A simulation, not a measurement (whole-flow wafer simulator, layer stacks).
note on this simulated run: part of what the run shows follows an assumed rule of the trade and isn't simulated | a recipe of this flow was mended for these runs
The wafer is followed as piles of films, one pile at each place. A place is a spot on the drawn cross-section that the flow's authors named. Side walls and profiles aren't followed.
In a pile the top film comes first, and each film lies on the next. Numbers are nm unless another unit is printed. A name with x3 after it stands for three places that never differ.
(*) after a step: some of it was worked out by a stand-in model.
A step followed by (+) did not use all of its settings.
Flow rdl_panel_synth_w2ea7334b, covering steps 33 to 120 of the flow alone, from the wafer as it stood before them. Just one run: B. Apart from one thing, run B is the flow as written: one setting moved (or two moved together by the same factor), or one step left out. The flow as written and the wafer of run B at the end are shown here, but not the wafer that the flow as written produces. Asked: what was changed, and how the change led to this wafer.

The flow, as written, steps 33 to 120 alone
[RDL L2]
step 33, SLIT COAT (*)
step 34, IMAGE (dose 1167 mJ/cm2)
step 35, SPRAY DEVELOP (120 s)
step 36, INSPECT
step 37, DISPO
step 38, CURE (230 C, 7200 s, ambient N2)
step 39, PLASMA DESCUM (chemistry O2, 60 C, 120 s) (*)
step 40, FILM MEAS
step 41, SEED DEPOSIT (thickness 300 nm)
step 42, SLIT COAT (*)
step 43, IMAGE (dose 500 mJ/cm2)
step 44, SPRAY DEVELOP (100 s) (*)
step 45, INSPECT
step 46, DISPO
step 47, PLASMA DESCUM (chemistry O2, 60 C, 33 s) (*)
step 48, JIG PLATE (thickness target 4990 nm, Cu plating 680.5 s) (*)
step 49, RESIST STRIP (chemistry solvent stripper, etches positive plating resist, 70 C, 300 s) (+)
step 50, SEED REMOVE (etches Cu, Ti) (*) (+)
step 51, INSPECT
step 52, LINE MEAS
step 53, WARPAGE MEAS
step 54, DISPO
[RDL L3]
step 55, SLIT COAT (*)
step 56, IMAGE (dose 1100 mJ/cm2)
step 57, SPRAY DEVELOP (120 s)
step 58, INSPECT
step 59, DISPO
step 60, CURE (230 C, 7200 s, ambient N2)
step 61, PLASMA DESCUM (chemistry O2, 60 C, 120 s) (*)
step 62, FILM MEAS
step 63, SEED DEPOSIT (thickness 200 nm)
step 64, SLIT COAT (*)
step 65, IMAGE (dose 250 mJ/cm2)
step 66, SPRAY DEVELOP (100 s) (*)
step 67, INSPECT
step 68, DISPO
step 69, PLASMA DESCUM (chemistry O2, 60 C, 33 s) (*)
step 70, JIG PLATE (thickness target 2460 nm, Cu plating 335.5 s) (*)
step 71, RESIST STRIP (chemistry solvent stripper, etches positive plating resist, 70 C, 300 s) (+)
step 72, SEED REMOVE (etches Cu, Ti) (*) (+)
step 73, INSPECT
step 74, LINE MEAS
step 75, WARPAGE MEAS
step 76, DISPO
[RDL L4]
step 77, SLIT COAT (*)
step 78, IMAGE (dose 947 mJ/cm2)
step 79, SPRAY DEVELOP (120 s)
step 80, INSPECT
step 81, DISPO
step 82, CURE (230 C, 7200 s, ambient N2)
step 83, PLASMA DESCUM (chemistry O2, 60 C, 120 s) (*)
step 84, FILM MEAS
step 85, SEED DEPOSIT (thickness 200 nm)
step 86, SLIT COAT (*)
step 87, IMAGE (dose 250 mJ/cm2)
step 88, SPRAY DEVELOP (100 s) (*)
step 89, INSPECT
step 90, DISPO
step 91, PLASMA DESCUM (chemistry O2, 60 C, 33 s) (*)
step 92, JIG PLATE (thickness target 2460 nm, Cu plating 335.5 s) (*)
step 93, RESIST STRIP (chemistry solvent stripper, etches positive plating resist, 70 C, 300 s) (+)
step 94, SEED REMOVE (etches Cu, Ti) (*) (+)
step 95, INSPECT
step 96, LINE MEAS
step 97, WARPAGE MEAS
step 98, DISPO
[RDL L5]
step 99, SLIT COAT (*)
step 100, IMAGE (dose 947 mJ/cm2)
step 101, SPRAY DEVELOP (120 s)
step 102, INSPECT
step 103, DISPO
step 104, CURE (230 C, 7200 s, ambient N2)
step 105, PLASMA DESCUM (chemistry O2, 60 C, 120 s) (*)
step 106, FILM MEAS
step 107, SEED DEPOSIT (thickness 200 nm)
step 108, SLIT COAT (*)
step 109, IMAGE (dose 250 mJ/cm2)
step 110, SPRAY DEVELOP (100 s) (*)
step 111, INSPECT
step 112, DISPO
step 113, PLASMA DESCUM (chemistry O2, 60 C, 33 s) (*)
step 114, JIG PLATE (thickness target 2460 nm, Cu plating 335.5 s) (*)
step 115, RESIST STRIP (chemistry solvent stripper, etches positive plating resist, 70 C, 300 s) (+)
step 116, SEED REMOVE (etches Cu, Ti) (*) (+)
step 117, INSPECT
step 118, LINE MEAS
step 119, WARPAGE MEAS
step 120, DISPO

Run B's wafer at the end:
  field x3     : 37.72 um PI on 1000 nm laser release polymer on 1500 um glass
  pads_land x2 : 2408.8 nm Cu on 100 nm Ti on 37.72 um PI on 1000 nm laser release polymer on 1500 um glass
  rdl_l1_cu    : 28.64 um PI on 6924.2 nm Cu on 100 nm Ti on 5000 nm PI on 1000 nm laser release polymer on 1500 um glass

What caused this: step 48, JIG PLATE: Cu plating 884.6 s was run, though the flow has Cu plating 680.5 s.

How this came from the change, step by step:
  step 48, JIG PLATE (thickness target 4990 nm, Cu plating 680.5 s) (*)
      rdl_l2_cu, rdl_l2_land, rdl_l2_via, rdl_l2_rim, rdl_l3_land, rdl_l3_via: +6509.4 Cu (in the flow as written it would be: +5007.5 Cu)
  step 55, SLIT COAT (*)
      rdl_l3_cu, rdl_l3_space: +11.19 um PI (in the flow as written it would be: +9998.1 PI)
      rdl_l1_rim: +10.35 um PI (in the flow as written it would be: +9173.5 PI)
      (also at 20 further places)
  step 64, SLIT COAT (*)
      rdl_l1_rim: +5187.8 ILINE-POS-THICK-GRADE-A (new film) (in the flow as written it would be: +5077.5 ILINE-POS-THICK-GRADE-A (new film))
      rdl_l2_via: +4187.6 ILINE-POS-THICK-GRADE-A (new film) (in the flow as written it would be: +4385.9 ILINE-POS-THICK-GRADE-A (new film))
      (also at 1 further place)
  step 66, SPRAY DEVELOP (100 s) (*)
      rdl_l3_land: -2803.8 ILINE-POS-THICK-GRADE-A (all of it) (in the flow as written it would be: -2880.1 ILINE-POS-THICK-GRADE-A (all of it))
  step 71, RESIST STRIP (chemistry solvent stripper, etches positive plating resist, 70 C, 300 s) (+)
      rdl_l1_rim: -5158.1 ILINE-POS-THICK-GRADE-A (all of it) (in the flow as written it would be: -5047.8 ILINE-POS-THICK-GRADE-A (all of it))
      rdl_l2_via: -4157.9 ILINE-POS-THICK-GRADE-A (all of it) (in the flow as written it would be: -4356.2 ILINE-POS-THICK-GRADE-A (all of it))
  step 77, SLIT COAT (*)
      rdl_l2_via: +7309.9 PI (in the flow as written it would be: +7515 PI)
      rdl_l3_land: +5329.4 PI (new film) (in the flow as written it would be: +5476.5 PI (new film))
      (also at 1 further place)
